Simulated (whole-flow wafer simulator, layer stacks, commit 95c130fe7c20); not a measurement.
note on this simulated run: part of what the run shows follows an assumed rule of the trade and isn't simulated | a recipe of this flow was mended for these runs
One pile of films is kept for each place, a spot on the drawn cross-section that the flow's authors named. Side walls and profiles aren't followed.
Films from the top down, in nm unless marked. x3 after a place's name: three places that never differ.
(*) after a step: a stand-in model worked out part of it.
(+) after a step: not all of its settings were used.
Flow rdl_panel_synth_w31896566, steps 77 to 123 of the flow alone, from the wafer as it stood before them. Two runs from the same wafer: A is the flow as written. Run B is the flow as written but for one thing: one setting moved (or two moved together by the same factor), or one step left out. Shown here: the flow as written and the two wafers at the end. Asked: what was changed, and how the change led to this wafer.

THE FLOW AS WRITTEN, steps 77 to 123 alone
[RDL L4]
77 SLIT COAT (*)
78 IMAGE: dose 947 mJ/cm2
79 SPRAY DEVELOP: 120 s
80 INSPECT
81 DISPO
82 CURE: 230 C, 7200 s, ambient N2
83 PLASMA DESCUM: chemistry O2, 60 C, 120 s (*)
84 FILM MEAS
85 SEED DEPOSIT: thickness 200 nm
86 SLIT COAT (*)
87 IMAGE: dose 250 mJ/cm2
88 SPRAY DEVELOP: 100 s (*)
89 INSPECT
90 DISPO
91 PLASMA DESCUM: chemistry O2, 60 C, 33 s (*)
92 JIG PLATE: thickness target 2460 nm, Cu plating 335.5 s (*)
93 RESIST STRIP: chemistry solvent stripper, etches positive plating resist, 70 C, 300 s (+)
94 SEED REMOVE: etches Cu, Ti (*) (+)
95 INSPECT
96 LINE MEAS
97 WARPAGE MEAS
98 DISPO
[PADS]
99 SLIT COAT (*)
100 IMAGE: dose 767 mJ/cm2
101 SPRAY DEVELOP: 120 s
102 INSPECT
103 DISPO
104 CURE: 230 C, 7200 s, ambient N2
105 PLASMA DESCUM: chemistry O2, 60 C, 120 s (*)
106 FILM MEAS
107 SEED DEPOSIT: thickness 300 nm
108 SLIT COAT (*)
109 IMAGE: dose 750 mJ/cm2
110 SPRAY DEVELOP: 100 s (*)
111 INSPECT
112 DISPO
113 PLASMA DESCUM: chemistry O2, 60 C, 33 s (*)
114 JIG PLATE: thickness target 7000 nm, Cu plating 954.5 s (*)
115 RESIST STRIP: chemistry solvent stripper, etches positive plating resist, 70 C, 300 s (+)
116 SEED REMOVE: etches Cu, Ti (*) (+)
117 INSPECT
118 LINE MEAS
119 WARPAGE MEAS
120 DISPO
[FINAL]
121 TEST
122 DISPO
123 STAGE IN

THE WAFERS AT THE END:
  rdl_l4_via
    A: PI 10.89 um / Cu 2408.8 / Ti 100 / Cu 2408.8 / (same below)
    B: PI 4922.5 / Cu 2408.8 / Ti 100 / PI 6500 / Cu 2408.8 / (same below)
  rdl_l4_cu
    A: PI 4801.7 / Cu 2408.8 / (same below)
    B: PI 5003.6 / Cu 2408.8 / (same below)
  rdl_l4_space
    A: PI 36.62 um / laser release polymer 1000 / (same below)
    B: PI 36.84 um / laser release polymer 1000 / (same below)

The cause: step 79, SPRAY DEVELOP: 120 s, was left out.

How the change led to this, step by step:
  86 SLIT COAT (*)
      rdl_l4_cu: A ILINE-POS-THICK-GRADE-A +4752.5 (new film) | B ILINE-POS-THICK-GRADE-A +5109.1 (new film)
      rdl_l4_space: A ILINE-POS-THICK-GRADE-A +4439.2 (new film) | B ILINE-POS-THICK-GRADE-A +5027.3 (new film)
      (and at 2 more places)
  88 SPRAY DEVELOP: 100 s (*)
      rdl_l4_cu: A ILINE-POS-THICK-GRADE-A -4752.5 (all of it) | B ILINE-POS-THICK-GRADE-A -5109.1 (all of it)
      rdl_l4_land: A ILINE-POS-THICK-GRADE-A -3532.2 (all of it) | B ILINE-POS-THICK-GRADE-A -4703.7 (all of it)
      (and at 1 more place)
  93 RESIST STRIP: chemistry solvent stripper, etches positive plating resist, 70 C, 300 s (+)
      rdl_l4_space: A ILINE-POS-THICK-GRADE-A -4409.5 (all of it) | B ILINE-POS-THICK-GRADE-A -4997.6 (all of it)
  99 SLIT COAT (*)
      rdl_l4_via: A PI +10.89 um (new film) | B PI +4922.5 (new film)
      rdl_l4_cu: A PI +4801.7 (new film) | B PI +5003.6 (new film)
      (and at 2 more places)
  108 SLIT COAT (*)
      rdl_l4_cu: A ILINE-POS-THICK-GRADE-A +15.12 um (new film) | B ILINE-POS-THICK-GRADE-A +15.24 um (new film)
      rdl_l4_space: A ILINE-POS-THICK-GRADE-A +15.12 um (new film) | B ILINE-POS-THICK-GRADE-A +15.21 um (new film)
      (and at 2 more places)
  115 RESIST STRIP: chemistry solvent stripper, etches positive plating resist, 70 C, 300 s (+)
      rdl_l4_cu: A ILINE-POS-THICK-GRADE-A -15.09 um (all of it) | B ILINE-POS-THICK-GRADE-A -15.21 um (all of it)
      rdl_l4_space: A ILINE-POS-THICK-GRADE-A -15.09 um (all of it) | B ILINE-POS-THICK-GRADE-A -15.19 um (all of it)
      (and at 2 more places)
Counting metal films that touch as one body, rdl_l4_via has 2 bodies (between them, from the top down: PI 6500); the flow as written gives 1 body.
